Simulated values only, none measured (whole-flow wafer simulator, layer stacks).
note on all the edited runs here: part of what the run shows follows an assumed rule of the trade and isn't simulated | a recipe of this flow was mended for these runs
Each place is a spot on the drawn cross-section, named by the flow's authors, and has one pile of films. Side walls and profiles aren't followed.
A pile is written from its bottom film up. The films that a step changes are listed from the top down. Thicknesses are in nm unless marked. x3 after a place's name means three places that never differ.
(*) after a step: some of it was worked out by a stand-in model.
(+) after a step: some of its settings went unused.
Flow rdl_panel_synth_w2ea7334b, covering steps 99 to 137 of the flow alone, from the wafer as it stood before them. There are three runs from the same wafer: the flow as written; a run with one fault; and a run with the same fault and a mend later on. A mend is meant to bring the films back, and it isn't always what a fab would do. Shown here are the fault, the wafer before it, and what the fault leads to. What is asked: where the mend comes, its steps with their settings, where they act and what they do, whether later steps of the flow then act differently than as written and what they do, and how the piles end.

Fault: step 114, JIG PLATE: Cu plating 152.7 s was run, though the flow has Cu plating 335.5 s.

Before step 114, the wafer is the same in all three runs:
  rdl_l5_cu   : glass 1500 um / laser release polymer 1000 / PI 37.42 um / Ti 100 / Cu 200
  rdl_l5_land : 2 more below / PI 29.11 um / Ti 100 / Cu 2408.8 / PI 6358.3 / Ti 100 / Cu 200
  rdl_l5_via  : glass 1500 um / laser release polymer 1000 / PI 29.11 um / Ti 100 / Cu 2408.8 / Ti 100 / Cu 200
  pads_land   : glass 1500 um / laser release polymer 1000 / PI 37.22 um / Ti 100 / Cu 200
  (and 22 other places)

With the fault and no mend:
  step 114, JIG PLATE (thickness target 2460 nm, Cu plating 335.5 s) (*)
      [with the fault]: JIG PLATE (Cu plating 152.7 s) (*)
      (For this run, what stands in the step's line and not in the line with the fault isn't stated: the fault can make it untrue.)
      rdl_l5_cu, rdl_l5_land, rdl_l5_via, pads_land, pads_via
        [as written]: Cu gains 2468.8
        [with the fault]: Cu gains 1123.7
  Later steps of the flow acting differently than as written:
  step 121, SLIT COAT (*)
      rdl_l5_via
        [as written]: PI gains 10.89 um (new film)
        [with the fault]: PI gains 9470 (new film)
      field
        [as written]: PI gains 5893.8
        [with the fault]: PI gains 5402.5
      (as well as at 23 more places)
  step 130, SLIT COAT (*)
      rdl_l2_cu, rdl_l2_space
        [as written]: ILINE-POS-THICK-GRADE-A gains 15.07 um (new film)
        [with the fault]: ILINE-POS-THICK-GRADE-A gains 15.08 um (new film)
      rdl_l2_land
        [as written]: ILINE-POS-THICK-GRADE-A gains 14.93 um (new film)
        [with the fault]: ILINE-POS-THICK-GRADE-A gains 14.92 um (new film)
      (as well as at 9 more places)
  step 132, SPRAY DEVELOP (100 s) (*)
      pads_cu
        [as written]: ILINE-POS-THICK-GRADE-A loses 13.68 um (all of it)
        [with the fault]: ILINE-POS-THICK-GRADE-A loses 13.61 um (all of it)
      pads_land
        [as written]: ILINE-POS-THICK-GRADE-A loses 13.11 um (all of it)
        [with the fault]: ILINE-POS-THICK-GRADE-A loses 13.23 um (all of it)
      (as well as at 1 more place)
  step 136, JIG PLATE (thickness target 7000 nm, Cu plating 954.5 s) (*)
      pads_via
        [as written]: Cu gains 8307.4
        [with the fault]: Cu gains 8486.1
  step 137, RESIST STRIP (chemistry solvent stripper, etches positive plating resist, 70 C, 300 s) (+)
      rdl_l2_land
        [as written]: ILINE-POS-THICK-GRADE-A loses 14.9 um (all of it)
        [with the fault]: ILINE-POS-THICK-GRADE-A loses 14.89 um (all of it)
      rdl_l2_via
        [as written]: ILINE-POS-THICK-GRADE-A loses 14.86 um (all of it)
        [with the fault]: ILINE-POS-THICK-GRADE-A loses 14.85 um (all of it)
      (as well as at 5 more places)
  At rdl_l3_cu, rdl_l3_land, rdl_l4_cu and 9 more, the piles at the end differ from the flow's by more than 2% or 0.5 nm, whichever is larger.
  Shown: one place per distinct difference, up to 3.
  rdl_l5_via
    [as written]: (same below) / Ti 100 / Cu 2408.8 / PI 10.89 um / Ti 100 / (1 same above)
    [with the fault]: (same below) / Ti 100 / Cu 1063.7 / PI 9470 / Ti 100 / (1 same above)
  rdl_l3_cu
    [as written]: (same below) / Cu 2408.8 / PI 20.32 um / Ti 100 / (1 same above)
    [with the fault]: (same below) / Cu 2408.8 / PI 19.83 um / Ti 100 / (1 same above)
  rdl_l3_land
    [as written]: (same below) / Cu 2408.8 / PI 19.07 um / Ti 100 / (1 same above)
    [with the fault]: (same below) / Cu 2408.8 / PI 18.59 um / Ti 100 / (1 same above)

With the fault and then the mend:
  The mend follows step 114.
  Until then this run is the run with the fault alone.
  step 114a, JIG PLATE (Cu plating 182.8 s) (*) (the flow's step 114, run once more with other settings)
      rdl_l5_cu, rdl_l5_land, rdl_l5_via, pads_land, pads_via
        Cu gains 1345.2
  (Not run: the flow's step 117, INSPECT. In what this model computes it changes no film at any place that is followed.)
  None of the later steps of the flow acts differently than as written at any place that is followed.
  At every place that both follow, the piles at the end match the flow's.
